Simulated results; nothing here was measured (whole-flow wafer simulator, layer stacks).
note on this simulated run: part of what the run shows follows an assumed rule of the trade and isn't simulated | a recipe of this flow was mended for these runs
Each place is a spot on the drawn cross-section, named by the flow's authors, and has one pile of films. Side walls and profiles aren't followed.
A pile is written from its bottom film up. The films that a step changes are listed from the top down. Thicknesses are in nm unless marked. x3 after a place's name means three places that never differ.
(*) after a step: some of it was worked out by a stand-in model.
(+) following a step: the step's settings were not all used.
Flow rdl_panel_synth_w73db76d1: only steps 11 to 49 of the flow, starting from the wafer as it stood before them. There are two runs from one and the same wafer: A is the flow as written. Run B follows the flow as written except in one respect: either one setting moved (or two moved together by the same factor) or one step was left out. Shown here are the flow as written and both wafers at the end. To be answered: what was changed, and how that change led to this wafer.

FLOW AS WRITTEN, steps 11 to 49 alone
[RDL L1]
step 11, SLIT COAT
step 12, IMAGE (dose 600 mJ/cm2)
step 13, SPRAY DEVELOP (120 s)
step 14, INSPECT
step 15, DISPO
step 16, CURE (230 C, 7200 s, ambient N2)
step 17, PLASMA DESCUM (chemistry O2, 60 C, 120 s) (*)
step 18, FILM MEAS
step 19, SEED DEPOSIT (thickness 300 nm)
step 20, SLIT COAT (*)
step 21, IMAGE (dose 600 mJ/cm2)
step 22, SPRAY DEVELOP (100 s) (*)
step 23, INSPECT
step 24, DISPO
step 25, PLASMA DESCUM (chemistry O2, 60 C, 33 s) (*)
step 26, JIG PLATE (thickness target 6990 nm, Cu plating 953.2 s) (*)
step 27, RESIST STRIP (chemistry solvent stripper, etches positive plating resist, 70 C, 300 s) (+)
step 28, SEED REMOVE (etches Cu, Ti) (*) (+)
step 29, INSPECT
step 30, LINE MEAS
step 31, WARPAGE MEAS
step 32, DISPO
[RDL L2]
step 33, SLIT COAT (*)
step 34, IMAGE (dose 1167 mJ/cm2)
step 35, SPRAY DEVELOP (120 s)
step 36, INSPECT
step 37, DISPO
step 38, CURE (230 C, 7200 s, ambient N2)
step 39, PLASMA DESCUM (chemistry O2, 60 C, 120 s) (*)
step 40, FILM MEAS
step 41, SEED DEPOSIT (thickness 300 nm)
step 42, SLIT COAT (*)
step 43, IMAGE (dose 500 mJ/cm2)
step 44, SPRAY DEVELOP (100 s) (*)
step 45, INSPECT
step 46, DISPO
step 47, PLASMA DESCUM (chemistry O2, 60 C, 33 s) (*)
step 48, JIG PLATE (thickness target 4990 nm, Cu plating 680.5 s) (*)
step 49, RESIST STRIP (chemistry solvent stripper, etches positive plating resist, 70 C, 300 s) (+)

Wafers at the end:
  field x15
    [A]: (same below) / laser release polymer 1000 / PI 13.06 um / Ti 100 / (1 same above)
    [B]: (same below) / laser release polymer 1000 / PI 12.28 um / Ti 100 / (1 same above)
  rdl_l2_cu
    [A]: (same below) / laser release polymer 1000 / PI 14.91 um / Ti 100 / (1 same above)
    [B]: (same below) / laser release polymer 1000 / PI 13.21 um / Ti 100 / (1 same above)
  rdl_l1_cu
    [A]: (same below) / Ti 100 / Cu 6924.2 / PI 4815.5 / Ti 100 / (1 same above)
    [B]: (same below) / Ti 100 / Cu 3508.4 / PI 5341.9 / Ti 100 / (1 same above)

What caused this: step 26, JIG PLATE: Cu plating 489 s was run, whereas the flow has Cu plating 953.2 s.

Step by step, how the change led to this:
  step 26, JIG PLATE (thickness target 6990 nm, Cu plating 953.2 s) (*)
      rdl_l1_cu, rdl_l1_via, rdl_l1_rim, rdl_l2_land, rdl_l2_via: A Cu gains 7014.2 | B Cu gains 3598.4
  step 33, SLIT COAT (*)
      rdl_l1_space: A PI gains 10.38 um | B PI gains 8084
      field x15, rdl_l2_rim x3: A PI gains 8062.5 | B PI gains 7284.2
      (as well as at 6 more places)
  step 42, SLIT COAT (*)
      rdl_l2_cu, rdl_l2_space: A ILINE-POS-THICK-GRADE-A gains 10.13 um (new film) | B ILINE-POS-THICK-GRADE-A gains 9703 (new film)
      rdl_l1_space: A ILINE-POS-THICK-GRADE-A gains 10.52 um (new film) | B ILINE-POS-THICK-GRADE-A gains 10.04 um (new film)
      (as well as at 4 more places)
  step 44, SPRAY DEVELOP (100 s) (*)
      rdl_l2_cu: A ILINE-POS-THICK-GRADE-A loses 10.13 um (all of it) | B ILINE-POS-THICK-GRADE-A loses 9703 (all of it)
      rdl_l2_land: A ILINE-POS-THICK-GRADE-A loses 7139.5 (all of it) | B ILINE-POS-THICK-GRADE-A loses 7622.9 (all of it)
      (as well as at 1 more place)
  step 49, RESIST STRIP (chemistry solvent stripper, etches positive plating resist, 70 C, 300 s) (+)
      rdl_l2_space: A ILINE-POS-THICK-GRADE-A loses 10.1 um (all of it) | B ILINE-POS-THICK-GRADE-A loses 9673.3 (all of it)
      rdl_l1_space: A ILINE-POS-THICK-GRADE-A loses 10.49 um (all of it) | B ILINE-POS-THICK-GRADE-A loses 10.01 um (all of it)
      (as well as at 2 more places)
